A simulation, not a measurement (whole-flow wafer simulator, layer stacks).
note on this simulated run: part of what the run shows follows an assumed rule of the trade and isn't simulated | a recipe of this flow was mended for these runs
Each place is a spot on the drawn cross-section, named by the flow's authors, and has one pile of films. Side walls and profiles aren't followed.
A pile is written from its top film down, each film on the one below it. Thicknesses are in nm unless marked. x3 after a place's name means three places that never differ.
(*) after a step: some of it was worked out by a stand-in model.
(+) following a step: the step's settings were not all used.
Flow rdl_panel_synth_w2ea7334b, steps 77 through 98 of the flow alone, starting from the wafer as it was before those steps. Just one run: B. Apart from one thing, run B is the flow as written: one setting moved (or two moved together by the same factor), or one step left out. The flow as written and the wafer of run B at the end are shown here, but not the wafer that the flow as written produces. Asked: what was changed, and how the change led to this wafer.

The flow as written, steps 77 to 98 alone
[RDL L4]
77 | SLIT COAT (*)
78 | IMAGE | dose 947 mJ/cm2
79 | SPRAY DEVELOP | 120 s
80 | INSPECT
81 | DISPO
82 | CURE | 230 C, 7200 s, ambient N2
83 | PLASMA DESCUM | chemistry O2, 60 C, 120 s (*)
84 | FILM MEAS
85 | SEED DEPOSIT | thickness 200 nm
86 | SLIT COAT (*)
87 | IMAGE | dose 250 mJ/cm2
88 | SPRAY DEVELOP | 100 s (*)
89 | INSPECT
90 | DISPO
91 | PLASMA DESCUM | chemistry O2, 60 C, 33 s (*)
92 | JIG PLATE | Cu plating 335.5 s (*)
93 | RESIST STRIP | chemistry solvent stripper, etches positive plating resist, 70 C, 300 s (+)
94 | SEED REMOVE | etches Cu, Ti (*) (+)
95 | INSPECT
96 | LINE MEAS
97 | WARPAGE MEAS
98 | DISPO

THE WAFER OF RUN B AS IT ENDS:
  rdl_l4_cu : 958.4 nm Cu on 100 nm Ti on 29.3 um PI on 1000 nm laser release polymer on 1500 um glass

Cause: step 92, JIG PLATE: Cu plating 138.4 s was run, while the flow as written has Cu plating 335.5 s.

The path from the change to this, step by step:
  92 | JIG PLATE | Cu plating 335.5 s (*)
      rdl_l4_cu, rdl_l4_land, rdl_l4_via, rdl_l5_land x2: Cu gains 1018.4 (as written it would have been: Cu gains 2468.8)
